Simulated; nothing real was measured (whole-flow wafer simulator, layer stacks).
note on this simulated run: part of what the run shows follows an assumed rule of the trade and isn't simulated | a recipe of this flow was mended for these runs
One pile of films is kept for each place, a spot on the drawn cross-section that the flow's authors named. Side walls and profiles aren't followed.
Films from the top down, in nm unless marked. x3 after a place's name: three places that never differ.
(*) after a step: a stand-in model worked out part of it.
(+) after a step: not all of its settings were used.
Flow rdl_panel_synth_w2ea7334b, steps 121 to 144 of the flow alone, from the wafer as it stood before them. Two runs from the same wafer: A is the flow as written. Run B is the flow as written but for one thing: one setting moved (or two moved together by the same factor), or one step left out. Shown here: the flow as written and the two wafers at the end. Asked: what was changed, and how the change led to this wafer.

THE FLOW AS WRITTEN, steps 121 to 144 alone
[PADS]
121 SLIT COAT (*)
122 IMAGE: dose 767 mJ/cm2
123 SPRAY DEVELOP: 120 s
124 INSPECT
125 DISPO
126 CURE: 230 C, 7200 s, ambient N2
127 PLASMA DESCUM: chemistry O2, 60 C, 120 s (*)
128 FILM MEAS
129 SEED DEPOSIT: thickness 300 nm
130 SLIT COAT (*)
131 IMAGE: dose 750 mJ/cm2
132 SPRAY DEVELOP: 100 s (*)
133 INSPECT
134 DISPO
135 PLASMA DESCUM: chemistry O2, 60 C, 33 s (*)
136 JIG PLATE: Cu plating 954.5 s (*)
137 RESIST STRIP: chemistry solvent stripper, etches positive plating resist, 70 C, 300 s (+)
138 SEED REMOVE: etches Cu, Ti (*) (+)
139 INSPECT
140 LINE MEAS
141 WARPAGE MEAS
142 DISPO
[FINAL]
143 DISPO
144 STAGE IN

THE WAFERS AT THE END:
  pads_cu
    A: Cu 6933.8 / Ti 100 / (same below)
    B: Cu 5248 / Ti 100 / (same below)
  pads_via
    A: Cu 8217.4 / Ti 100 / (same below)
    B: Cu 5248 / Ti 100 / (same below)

The cause: step 136, JIG PLATE: Cu plating 725.4 s was run, where the flow has Cu plating 954.5 s.

How the change led to this, step by step:
  136 JIG PLATE: Cu plating 954.5 s (*)
      pads_cu, pads_land: A Cu +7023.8 | B Cu +5338
      pads_via: A Cu +8307.4 | B Cu +5338
